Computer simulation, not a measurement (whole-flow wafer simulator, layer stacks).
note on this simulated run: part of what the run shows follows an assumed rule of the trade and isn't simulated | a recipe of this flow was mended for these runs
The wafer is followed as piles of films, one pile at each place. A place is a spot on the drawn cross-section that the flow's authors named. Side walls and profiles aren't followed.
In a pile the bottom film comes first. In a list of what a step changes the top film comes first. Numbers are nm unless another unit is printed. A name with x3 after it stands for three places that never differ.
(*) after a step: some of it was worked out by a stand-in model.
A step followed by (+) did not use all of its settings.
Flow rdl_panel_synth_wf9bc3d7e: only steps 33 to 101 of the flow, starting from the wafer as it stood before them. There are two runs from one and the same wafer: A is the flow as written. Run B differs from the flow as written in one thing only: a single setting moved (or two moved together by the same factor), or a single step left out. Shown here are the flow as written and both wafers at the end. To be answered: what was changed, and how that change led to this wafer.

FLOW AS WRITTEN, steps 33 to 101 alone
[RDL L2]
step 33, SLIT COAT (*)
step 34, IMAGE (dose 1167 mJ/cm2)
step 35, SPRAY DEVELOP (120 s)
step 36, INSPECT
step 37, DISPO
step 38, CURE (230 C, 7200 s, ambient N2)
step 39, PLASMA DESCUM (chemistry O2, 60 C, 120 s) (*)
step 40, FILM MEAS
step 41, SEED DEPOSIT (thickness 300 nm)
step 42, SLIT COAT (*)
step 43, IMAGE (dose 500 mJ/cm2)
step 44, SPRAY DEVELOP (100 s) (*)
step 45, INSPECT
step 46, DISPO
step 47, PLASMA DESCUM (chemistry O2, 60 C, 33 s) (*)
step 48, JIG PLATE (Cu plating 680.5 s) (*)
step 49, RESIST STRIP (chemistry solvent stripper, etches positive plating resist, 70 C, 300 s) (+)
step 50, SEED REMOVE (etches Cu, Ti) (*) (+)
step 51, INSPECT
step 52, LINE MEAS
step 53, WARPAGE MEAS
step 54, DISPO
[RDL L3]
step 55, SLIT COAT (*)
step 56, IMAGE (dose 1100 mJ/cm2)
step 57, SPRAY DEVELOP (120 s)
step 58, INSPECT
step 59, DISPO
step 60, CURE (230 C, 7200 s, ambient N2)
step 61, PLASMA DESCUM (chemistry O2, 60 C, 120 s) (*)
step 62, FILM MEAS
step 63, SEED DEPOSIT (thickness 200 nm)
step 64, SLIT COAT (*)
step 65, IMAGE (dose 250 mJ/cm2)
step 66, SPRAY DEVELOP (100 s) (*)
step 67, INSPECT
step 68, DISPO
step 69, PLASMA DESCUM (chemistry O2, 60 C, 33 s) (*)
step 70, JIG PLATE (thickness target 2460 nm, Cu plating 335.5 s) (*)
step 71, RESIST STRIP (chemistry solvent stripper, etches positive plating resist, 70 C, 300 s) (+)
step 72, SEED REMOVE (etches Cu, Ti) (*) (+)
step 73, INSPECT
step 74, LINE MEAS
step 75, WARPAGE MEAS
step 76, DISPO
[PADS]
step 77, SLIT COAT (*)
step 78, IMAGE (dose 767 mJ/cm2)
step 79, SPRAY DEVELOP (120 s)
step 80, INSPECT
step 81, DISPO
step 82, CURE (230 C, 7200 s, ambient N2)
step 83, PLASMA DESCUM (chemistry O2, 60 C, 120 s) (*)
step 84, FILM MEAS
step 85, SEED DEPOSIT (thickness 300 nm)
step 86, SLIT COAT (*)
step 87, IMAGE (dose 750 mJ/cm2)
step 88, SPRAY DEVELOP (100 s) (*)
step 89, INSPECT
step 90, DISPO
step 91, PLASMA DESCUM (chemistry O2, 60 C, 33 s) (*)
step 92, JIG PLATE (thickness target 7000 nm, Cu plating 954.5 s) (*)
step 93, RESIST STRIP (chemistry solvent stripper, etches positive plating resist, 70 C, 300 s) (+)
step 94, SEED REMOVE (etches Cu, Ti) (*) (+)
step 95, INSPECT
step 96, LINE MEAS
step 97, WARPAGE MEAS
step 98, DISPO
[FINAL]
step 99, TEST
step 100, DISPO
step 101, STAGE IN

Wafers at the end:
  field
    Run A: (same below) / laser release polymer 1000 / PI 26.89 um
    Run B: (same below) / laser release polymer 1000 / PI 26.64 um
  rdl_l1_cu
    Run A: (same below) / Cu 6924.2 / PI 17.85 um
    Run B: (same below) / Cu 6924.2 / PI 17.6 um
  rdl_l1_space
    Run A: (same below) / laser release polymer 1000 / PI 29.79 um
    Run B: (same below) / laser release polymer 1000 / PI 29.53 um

The reason: step 48, JIG PLATE: Cu plating 571.6 s was run, though the flow has Cu plating 680.5 s.

How this came from the change, step by step:
  step 48, JIG PLATE (Cu plating 680.5 s) (*)
      rdl_l2_cu, rdl_l2_land, rdl_l2_via, rdl_l2_rim, rdl_l3_land, rdl_l3_via: A +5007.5 Cu | B +4206.2 Cu
  step 55, SLIT COAT (*)
      rdl_l2_space: A +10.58 um PI | B +9923.2 PI
      field, pads_cu, pads_space, pads_land, pads_via: A +7936.4 PI | B +7685.3 PI
      (also at 8 further places)
  step 64, SLIT COAT (*)
      rdl_l1_rim: A +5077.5 ILINE-POS-THICK-GRADE-A (new film) | B +4955.3 ILINE-POS-THICK-GRADE-A (new film)
      rdl_l2_via: A +4385.9 ILINE-POS-THICK-GRADE-A (new film) | B +4617 ILINE-POS-THICK-GRADE-A (new film)
  step 71, RESIST STRIP (chemistry solvent stripper, etches positive plating resist, 70 C, 300 s) (+)
      rdl_l1_rim: A -5047.8 ILINE-POS-THICK-GRADE-A (all of it) | B -4925.6 ILINE-POS-THICK-GRADE-A (all of it)
      rdl_l2_via: A -4356.2 ILINE-POS-THICK-GRADE-A (all of it) | B -4587.3 ILINE-POS-THICK-GRADE-A (all of it)
  step 77, SLIT COAT (*)
      rdl_l2_via: A +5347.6 PI | B +5564.6 PI
      rdl_l3_via: A +10.46 um PI (new film) | B +10.54 um PI (new film)
  step 86, SLIT COAT (*)
      rdl_l2_cu: A +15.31 um ILINE-POS-THICK-GRADE-A (new film) | B +15.25 um ILINE-POS-THICK-GRADE-A (new film)
      rdl_l2_space: A +15.33 um ILINE-POS-THICK-GRADE-A (new film) | B +15.27 um ILINE-POS-THICK-GRADE-A (new film)
      (also at 8 further places)
  step 93, RESIST STRIP (chemistry solvent stripper, etches positive plating resist, 70 C, 300 s) (+)
      rdl_l2_cu: A -15.28 um ILINE-POS-THICK-GRADE-A (all of it) | B -15.22 um ILINE-POS-THICK-GRADE-A (all of it)
      rdl_l2_space: A -15.3 um ILINE-POS-THICK-GRADE-A (all of it) | B -15.24 um ILINE-POS-THICK-GRADE-A (all of it)
      (also at 8 further places)
